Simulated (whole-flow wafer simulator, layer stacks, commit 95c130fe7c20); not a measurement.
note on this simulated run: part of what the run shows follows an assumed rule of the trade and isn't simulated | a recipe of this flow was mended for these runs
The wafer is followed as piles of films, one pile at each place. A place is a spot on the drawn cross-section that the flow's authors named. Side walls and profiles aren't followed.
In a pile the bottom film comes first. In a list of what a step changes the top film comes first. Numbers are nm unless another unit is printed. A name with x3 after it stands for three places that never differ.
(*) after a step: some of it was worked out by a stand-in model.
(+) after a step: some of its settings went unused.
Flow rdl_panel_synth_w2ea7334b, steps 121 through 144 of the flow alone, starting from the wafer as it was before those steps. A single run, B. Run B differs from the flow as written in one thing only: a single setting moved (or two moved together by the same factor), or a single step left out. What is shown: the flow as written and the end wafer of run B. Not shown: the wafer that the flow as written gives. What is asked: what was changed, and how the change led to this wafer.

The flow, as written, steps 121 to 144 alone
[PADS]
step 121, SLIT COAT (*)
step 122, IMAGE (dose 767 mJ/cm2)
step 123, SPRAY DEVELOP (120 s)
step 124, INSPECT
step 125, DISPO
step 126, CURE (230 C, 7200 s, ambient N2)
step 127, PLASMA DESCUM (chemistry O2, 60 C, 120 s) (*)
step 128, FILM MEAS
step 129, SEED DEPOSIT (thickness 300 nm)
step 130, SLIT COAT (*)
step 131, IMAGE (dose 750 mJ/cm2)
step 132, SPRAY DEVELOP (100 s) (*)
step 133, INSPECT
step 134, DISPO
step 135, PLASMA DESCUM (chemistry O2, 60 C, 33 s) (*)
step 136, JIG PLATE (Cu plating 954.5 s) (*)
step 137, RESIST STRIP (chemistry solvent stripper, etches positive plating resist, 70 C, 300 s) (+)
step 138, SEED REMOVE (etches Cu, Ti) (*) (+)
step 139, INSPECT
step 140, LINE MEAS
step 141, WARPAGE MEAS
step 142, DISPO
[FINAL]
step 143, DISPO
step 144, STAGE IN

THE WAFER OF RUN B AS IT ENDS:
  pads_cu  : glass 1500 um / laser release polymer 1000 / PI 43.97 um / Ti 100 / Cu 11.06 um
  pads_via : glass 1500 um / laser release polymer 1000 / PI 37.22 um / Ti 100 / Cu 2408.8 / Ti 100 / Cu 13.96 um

Cause: step 136, JIG PLATE: Cu plating 1515 s was run, though the flow has Cu plating 954.5 s.

The path from the change to this, step by step:
  step 136, JIG PLATE (Cu plating 954.5 s) (*)
      pads_cu, pads_land: +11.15 um Cu (as written it would have been: +7023.8 Cu)
      pads_via: +14.05 um Cu (as written it would have been: +8307.4 Cu)
